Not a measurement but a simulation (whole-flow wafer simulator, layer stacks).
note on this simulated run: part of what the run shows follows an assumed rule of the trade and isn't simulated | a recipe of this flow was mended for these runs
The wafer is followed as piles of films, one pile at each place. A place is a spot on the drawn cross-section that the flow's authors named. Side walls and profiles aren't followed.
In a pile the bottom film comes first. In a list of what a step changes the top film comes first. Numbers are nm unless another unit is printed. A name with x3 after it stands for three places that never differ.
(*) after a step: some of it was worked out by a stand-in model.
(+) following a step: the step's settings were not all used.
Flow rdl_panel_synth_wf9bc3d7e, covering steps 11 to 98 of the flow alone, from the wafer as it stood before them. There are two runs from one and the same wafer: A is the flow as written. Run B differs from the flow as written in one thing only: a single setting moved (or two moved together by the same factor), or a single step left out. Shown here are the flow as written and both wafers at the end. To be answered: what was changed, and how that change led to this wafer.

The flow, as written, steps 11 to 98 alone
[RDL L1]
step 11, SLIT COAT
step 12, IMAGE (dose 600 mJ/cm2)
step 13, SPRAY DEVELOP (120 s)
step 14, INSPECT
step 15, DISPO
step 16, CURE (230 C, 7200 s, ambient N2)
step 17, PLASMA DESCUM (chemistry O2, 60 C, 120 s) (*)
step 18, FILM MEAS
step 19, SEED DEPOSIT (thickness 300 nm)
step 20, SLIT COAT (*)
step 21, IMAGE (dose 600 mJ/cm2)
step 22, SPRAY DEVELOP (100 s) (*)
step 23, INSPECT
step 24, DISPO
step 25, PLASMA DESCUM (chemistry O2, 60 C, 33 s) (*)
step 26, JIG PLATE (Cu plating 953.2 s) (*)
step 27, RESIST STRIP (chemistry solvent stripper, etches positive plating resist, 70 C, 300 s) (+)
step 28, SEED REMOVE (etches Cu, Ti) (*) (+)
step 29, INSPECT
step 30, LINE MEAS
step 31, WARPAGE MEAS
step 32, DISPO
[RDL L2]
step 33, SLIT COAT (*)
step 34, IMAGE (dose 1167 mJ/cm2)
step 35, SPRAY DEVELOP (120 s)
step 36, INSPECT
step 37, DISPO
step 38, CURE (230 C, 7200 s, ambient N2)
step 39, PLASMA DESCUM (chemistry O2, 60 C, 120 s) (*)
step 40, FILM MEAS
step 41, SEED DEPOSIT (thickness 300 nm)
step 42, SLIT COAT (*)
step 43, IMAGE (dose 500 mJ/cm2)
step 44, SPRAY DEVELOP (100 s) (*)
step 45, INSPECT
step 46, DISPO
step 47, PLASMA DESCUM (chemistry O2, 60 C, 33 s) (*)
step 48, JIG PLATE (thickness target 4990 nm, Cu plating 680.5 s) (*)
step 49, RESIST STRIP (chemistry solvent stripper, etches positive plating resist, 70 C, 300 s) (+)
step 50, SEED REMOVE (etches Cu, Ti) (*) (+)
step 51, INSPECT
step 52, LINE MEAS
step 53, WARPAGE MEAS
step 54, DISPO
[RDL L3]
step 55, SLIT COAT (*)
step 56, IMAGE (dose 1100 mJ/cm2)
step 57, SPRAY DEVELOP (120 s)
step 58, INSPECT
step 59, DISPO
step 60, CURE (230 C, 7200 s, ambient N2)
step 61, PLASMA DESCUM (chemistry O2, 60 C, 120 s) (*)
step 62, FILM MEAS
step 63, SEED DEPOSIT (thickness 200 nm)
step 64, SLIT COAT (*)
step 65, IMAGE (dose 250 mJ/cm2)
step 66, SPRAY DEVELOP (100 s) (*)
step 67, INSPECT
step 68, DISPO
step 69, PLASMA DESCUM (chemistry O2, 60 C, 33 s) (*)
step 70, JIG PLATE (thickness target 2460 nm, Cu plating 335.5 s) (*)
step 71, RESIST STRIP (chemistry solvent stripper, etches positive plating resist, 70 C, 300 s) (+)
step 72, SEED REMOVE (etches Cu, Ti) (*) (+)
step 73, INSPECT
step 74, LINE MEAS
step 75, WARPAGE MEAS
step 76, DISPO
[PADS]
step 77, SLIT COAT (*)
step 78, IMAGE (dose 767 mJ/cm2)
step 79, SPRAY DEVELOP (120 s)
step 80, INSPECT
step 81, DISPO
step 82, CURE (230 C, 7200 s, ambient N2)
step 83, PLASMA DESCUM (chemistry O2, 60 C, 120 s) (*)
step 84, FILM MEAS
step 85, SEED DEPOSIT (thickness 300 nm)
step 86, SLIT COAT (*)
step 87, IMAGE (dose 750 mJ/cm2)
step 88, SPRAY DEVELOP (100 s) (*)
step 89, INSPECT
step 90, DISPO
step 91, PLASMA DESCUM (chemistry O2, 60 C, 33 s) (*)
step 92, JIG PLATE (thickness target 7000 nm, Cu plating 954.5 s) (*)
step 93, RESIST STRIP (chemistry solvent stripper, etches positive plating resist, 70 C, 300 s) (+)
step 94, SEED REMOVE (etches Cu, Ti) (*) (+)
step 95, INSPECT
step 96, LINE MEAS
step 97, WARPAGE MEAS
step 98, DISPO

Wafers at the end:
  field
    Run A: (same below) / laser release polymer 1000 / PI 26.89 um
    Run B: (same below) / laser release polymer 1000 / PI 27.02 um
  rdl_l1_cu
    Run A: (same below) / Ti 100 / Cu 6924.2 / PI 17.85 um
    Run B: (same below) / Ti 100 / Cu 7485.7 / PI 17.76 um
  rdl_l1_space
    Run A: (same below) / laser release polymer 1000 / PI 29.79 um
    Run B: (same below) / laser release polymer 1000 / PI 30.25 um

The reason: step 26, JIG PLATE: Cu plating 1030 s was run, though the flow has Cu plating 953.2 s.

Step by step, how the change led to this:
  step 26, JIG PLATE (Cu plating 953.2 s) (*)
      rdl_l1_cu, rdl_l1_via, rdl_l1_rim, rdl_l2_land, rdl_l2_via: A +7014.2 Cu | B +7575.7 Cu
  step 33, SLIT COAT (*)
      rdl_l2_cu, rdl_l2_space: A +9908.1 PI | B +10.2 um PI
      rdl_l1_cu: A +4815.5 PI (new film) | B +4718.9 PI (new film)
      (and at 1 other place as well)
  step 42, SLIT COAT (*)
      rdl_l2_cu, rdl_l2_space: A +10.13 um ILINE-POS-THICK-GRADE-A (new film) | B +10.19 um ILINE-POS-THICK-GRADE-A (new film)
      rdl_l1_space: A +10.52 um ILINE-POS-THICK-GRADE-A (new film) | B +10.59 um ILINE-POS-THICK-GRADE-A (new film)
      (and at 2 other places as well)
  step 44, SPRAY DEVELOP (100 s) (*)
      rdl_l2_cu: A -10.13 um ILINE-POS-THICK-GRADE-A (all of it) | B -10.19 um ILINE-POS-THICK-GRADE-A (all of it)
      rdl_l2_via: A -12.5 um ILINE-POS-THICK-GRADE-A (all of it) | B -12.41 um ILINE-POS-THICK-GRADE-A (all of it)
  step 49, RESIST STRIP (chemistry solvent stripper, etches positive plating resist, 70 C, 300 s) (+)
      rdl_l1_via: A -10.05 um ILINE-POS-THICK-GRADE-A (all of it) | B -9973.9 ILINE-POS-THICK-GRADE-A (all of it)
      rdl_l1_space: A -10.49 um ILINE-POS-THICK-GRADE-A (all of it) | B -10.56 um ILINE-POS-THICK-GRADE-A (all of it)
      (and at 1 other place as well)
  step 55, SLIT COAT (*)
      rdl_l2_space: A +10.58 um PI | B +10.64 um PI
      rdl_l2_via: A +10.74 um PI (new film) | B +10.66 um PI (new film)
  step 86, SLIT COAT (*)
      rdl_l1_cu: A +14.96 um ILINE-POS-THICK-GRADE-A (new film) | B +14.98 um ILINE-POS-THICK-GRADE-A (new film)
      rdl_l1_space: A +15.05 um ILINE-POS-THICK-GRADE-A (new film) | B +15.06 um ILINE-POS-THICK-GRADE-A (new film)
      (and at 6 other places as well)
  step 93, RESIST STRIP (chemistry solvent stripper, etches positive plating resist, 70 C, 300 s) (+)
      rdl_l1_cu: A -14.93 um ILINE-POS-THICK-GRADE-A (all of it) | B -14.95 um ILINE-POS-THICK-GRADE-A (all of it)
      rdl_l1_space: A -15.02 um ILINE-POS-THICK-GRADE-A (all of it) | B -15.03 um ILINE-POS-THICK-GRADE-A (all of it)
      (and at 6 other places as well)
